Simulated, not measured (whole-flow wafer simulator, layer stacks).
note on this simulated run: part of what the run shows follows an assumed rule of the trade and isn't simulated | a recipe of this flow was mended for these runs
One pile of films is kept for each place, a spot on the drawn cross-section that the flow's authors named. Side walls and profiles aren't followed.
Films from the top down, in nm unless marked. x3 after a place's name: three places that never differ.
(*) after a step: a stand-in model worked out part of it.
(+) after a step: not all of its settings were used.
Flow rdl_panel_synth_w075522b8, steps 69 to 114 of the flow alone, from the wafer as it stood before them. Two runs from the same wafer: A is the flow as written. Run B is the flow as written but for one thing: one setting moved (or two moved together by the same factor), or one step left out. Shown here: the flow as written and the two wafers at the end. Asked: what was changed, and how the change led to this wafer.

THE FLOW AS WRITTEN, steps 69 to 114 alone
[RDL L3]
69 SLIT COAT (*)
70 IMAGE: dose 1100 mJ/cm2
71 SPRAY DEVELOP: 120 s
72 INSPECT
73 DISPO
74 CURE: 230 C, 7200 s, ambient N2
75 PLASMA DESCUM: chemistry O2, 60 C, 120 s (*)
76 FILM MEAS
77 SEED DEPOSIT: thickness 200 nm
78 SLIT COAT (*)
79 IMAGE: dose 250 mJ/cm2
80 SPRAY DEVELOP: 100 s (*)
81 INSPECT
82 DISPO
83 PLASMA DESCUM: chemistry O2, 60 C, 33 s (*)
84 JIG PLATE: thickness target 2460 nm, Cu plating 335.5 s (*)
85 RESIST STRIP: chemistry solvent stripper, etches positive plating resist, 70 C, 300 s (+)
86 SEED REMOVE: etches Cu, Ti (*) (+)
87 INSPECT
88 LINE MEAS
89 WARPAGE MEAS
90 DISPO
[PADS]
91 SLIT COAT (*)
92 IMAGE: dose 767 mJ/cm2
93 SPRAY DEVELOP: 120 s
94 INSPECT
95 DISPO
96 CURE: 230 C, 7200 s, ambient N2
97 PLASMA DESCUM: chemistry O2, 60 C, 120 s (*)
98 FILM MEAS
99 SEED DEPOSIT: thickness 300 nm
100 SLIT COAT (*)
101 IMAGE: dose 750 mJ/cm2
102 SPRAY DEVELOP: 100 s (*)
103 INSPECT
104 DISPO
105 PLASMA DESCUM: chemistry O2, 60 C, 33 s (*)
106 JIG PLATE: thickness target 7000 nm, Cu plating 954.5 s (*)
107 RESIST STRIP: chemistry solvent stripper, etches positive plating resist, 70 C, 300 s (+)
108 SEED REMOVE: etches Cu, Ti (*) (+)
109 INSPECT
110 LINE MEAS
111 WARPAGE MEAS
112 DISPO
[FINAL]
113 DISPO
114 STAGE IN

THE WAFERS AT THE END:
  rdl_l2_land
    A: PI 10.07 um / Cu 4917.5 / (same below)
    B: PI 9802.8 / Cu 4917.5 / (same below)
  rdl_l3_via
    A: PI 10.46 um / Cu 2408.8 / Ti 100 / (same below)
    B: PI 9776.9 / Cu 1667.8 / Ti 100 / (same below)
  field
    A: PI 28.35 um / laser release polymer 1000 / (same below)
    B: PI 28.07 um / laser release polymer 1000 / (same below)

The cause: step 84, JIG PLATE: Cu plating 234.8 s was run, where the flow has Cu plating 335.5 s.

How the change led to this, step by step:
  84 JIG PLATE: thickness target 2460 nm, Cu plating 335.5 s (*)
      rdl_l3_cu, rdl_l3_land, rdl_l3_via, pads_land, pads_via: A Cu +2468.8 | B Cu +1727.8
  91 SLIT COAT (*)
      rdl_l3_via: A PI +10.46 um (new film) | B PI +9776.9 (new film)
      field: A PI +5893.8 | B PI +5619.6
      (and at 16 more places)
  100 SLIT COAT (*)
      far_pads_cu: A ILINE-POS-THICK-GRADE-A +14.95 um (new film) | B ILINE-POS-THICK-GRADE-A +14.94 um (new film)
      rdl_l1_space: A ILINE-POS-THICK-GRADE-A +15.28 um (new film) | B ILINE-POS-THICK-GRADE-A +15.29 um (new film)
      (and at 11 more places)
  102 SPRAY DEVELOP: 100 s (*)
      pads_cu: A ILINE-POS-THICK-GRADE-A -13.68 um (all of it) | B ILINE-POS-THICK-GRADE-A -13.64 um (all of it)
      pads_land: A ILINE-POS-THICK-GRADE-A -13.11 um (all of it) | B ILINE-POS-THICK-GRADE-A -13.17 um (all of it)
      (and at 1 more place)
  107 RESIST STRIP: chemistry solvent stripper, etches positive plating resist, 70 C, 300 s (+)
      rdl_l1_space: A ILINE-POS-THICK-GRADE-A -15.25 um (all of it) | B ILINE-POS-THICK-GRADE-A -15.26 um (all of it)
      rdl_l1_via: A ILINE-POS-THICK-GRADE-A -14.68 um (all of it) | B ILINE-POS-THICK-GRADE-A -14.67 um (all of it)
      (and at 8 more places)
